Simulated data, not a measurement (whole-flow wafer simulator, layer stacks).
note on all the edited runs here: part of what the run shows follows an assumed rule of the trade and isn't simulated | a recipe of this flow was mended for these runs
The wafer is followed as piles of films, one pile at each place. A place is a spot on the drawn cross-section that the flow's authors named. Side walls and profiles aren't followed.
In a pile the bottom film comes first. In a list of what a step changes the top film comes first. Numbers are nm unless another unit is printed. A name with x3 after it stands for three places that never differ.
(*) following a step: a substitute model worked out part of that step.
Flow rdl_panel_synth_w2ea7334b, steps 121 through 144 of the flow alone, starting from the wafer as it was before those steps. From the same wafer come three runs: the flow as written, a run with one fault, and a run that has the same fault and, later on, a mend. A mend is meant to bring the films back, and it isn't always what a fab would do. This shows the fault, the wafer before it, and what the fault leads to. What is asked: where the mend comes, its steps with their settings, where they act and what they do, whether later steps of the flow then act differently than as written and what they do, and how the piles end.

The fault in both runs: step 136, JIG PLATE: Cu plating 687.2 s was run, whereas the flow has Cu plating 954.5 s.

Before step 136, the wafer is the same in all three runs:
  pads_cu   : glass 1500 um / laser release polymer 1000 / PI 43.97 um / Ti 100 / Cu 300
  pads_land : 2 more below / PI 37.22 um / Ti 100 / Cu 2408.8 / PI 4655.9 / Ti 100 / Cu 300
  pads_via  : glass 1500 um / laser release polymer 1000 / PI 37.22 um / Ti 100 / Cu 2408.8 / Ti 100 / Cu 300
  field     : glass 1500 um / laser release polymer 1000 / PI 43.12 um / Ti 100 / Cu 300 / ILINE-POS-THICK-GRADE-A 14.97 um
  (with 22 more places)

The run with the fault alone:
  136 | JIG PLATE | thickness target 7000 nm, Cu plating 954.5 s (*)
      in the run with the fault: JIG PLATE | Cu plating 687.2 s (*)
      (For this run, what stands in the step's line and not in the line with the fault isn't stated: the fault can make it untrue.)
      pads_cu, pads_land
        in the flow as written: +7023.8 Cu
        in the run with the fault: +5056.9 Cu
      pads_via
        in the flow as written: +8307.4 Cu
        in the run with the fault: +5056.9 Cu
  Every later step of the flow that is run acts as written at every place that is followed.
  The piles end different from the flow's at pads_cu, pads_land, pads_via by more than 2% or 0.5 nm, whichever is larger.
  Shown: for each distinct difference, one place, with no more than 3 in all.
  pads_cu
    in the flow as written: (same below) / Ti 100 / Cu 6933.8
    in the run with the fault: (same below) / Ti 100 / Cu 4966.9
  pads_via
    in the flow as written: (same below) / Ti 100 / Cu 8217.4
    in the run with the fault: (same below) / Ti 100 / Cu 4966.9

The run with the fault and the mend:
  The mend stands after step 136.
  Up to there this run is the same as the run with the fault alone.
  136a | JIG PLATE | Cu plating 267.3 s (*) (a further turn of the flow's step 136, with different settings)
      pads_cu, pads_land, pads_via
        +1967 Cu
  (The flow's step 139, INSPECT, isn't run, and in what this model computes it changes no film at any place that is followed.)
  Every later step of the flow that is run acts as written at every place that is followed.
  The piles end different from the flow's at pads_via by more than 2% or 0.5 nm, whichever is larger.
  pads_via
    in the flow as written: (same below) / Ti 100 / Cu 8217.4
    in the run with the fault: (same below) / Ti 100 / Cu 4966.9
    in the run with the mend: (same below) / Ti 100 / Cu 6933.8
